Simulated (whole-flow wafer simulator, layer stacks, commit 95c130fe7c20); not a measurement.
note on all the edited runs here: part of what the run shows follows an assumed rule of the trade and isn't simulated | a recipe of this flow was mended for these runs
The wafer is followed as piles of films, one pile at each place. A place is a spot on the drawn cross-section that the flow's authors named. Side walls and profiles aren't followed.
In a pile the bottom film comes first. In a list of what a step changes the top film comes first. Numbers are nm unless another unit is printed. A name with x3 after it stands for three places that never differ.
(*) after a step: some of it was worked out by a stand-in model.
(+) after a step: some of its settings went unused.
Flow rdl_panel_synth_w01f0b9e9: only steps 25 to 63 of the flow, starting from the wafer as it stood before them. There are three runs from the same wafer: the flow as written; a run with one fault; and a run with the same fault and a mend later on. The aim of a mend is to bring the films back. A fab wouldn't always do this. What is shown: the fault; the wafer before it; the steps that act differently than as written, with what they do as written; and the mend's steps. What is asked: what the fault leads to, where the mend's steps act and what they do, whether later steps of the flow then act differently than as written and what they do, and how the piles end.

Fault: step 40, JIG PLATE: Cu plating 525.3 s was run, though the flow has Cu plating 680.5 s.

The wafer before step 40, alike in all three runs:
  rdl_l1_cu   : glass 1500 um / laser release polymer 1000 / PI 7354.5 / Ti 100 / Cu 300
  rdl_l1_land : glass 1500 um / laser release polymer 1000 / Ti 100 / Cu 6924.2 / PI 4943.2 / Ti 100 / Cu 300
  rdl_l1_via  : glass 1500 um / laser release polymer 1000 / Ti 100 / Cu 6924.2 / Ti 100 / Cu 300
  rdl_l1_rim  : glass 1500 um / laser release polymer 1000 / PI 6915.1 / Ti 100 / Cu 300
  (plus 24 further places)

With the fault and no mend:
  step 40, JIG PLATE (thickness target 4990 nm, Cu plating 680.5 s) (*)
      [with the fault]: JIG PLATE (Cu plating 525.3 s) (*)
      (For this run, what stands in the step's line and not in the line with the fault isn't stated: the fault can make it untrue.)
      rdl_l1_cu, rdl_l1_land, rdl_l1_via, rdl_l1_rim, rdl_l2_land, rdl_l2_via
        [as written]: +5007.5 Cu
        [with the fault]: +3865.5 Cu
  Steps later in the flow that act otherwise than as written:
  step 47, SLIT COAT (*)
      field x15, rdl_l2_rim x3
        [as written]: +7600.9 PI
        [with the fault]: +7343.8 PI
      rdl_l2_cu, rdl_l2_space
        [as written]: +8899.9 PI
        [with the fault]: +8339 PI
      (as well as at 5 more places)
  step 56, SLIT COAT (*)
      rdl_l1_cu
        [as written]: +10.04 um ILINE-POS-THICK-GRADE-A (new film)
        [with the fault]: +10.14 um ILINE-POS-THICK-GRADE-A (new film)
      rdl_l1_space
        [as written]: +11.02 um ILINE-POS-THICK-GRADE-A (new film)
        [with the fault]: +10.92 um ILINE-POS-THICK-GRADE-A (new film)
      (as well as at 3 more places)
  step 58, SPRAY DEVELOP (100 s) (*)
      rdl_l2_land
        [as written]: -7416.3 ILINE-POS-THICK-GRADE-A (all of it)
        [with the fault]: -7583.1 ILINE-POS-THICK-GRADE-A (all of it)
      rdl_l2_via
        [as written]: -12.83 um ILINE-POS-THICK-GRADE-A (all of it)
        [with the fault]: -13.02 um ILINE-POS-THICK-GRADE-A (all of it)
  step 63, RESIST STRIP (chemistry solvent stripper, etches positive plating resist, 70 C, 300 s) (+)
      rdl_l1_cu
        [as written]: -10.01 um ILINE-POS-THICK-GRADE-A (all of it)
        [with the fault]: -10.11 um ILINE-POS-THICK-GRADE-A (all of it)
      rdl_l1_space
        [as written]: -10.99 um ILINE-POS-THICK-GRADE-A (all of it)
        [with the fault]: -10.89 um ILINE-POS-THICK-GRADE-A (all of it)
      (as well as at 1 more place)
  The piles end different from the flow's at far_pads_cu, rdl_l1_cu, rdl_l1_space and 7 more by more than 2% or 0.5 nm, whichever is larger.
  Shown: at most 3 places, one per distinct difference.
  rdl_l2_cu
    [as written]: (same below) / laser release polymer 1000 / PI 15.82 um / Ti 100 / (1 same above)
    [with the fault]: (same below) / laser release polymer 1000 / PI 15.25 um / Ti 100 / (1 same above)
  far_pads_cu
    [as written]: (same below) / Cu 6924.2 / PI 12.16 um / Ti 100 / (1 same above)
    [with the fault]: (same below) / Cu 6924.2 / PI 11.63 um / Ti 100 / (1 same above)
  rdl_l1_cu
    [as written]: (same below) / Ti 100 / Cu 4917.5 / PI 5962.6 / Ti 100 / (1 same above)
    [with the fault]: (same below) / Ti 100 / Cu 3775.5 / PI 6273.5 / Ti 100 / (1 same above)

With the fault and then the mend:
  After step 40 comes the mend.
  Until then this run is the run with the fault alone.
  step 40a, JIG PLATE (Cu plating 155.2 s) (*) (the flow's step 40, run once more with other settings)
      rdl_l1_cu, rdl_l1_land, rdl_l1_via, rdl_l1_rim, rdl_l2_land, rdl_l2_via
        +1142.1 Cu
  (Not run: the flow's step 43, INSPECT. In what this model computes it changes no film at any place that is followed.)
  None of the later steps of the flow acts differently than as written at any place that is followed.
  The piles end the same as the flow's at every place that both follow.
